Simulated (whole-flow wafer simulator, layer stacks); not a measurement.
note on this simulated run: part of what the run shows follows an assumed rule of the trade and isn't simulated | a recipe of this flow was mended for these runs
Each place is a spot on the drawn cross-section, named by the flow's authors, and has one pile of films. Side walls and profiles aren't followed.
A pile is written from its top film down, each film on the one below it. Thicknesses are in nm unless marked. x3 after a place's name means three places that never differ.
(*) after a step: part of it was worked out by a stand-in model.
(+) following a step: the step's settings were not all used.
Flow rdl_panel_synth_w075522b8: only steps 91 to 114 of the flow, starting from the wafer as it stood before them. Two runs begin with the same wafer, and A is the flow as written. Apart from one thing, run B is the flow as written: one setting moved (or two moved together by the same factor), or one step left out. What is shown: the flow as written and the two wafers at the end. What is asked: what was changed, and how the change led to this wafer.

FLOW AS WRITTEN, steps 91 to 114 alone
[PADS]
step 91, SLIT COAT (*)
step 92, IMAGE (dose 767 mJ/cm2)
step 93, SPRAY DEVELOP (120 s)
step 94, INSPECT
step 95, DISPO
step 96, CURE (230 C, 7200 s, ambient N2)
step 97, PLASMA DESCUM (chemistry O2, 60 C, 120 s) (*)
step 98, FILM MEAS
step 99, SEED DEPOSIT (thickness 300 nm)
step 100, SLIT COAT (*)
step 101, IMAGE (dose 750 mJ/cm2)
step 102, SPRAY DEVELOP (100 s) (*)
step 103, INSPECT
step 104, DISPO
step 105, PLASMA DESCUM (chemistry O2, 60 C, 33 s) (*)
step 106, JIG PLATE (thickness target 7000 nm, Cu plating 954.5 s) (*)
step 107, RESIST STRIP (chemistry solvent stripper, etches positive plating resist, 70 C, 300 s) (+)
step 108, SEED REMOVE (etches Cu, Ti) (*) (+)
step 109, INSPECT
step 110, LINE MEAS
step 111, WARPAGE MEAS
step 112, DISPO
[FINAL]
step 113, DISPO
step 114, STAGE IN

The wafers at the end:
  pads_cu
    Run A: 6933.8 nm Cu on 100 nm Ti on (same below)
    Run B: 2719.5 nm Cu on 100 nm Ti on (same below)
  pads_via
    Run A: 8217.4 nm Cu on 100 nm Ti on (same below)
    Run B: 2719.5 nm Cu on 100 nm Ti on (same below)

What caused this: step 106, JIG PLATE: Cu plating 381.8 s was run, though the flow has Cu plating 954.5 s.

The path from the change to this, step by step:
  step 106, JIG PLATE (thickness target 7000 nm, Cu plating 954.5 s) (*)
      pads_cu, pads_land: A +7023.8 Cu | B +2809.5 Cu
      pads_via: A +8307.4 Cu | B +2809.5 Cu
